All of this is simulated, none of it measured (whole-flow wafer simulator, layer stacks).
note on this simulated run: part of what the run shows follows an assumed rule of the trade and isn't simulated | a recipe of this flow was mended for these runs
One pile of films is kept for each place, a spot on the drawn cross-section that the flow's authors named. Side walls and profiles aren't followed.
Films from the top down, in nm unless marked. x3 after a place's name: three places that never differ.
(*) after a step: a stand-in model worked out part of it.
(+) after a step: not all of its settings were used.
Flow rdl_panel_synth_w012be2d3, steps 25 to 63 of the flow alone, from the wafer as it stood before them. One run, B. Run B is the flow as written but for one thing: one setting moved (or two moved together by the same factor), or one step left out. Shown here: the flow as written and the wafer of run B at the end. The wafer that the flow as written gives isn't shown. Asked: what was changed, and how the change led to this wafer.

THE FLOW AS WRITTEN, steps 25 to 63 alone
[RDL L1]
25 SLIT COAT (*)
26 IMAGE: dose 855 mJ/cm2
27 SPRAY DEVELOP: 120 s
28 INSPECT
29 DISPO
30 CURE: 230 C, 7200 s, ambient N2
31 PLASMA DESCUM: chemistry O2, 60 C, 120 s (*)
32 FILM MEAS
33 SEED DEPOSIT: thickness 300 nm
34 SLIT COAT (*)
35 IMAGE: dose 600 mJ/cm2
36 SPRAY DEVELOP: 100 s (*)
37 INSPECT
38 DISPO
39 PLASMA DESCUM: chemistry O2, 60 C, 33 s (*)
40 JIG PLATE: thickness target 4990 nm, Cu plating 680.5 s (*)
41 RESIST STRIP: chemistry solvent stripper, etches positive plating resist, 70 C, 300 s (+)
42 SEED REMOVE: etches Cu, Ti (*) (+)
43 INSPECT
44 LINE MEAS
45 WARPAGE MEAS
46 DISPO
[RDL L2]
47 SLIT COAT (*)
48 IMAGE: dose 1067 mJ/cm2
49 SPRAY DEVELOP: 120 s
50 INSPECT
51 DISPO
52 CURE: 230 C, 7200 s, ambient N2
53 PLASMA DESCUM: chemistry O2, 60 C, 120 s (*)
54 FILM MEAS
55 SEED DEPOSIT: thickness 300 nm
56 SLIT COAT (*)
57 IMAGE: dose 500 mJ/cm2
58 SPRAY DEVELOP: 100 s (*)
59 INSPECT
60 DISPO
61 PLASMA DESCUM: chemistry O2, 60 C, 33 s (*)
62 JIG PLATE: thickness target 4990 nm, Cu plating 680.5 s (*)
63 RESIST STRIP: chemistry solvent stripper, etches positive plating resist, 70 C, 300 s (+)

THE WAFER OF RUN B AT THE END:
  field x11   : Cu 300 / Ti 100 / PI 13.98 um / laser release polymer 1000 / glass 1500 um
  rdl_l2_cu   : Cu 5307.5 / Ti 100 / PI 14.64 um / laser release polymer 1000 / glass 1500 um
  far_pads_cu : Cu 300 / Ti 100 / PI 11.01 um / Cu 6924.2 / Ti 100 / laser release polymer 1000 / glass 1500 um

The cause: step 40, JIG PLATE: Cu plating 352.5 s was run, where the flow has Cu plating 680.5 s.

How the change led to this, step by step:
  40 JIG PLATE: thickness target 4990 nm, Cu plating 680.5 s (*)
      rdl_l1_cu, rdl_l1_land, rdl_l1_via, rdl_l1_rim, rdl_l2_land, rdl_l2_via: Cu +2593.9 (as written it would be: Cu +5007.5)
  47 SLIT COAT (*)
      field x11, rdl_l2_rim x3: PI +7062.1 (as written it would be: PI +7600.9)
      rdl_l2_cu, rdl_l2_space: PI +7724.7 (as written it would be: PI +8899.9)
      (and at 5 more places)
  56 SLIT COAT (*)
      rdl_l1_via: ILINE-POS-THICK-GRADE-A +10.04 um (new film) (as written it would be: ILINE-POS-THICK-GRADE-A +9582.7 (new film))
      rdl_l2_cu, rdl_l2_space: ILINE-POS-THICK-GRADE-A +9567.3 (new film) (as written it would be: ILINE-POS-THICK-GRADE-A +9884.2 (new film))
      (and at 7 more places)
  58 SPRAY DEVELOP: 100 s (*)
      rdl_l2_cu: ILINE-POS-THICK-GRADE-A -9567.3 (all of it) (as written it would be: ILINE-POS-THICK-GRADE-A -9884.2 (all of it))
      rdl_l2_land: ILINE-POS-THICK-GRADE-A -7776.9 (all of it) (as written it would be: ILINE-POS-THICK-GRADE-A -7416.3 (all of it))
      (and at 1 more place)
  63 RESIST STRIP: chemistry solvent stripper, etches positive plating resist, 70 C, 300 s (+)
      rdl_l1_via: ILINE-POS-THICK-GRADE-A -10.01 um (all of it) (as written it would be: ILINE-POS-THICK-GRADE-A -9553 (all of it))
      far_pads_cu: ILINE-POS-THICK-GRADE-A -9588.4 (all of it) (as written it would be: ILINE-POS-THICK-GRADE-A -9903.4 (all of it))
      (and at 5 more places)
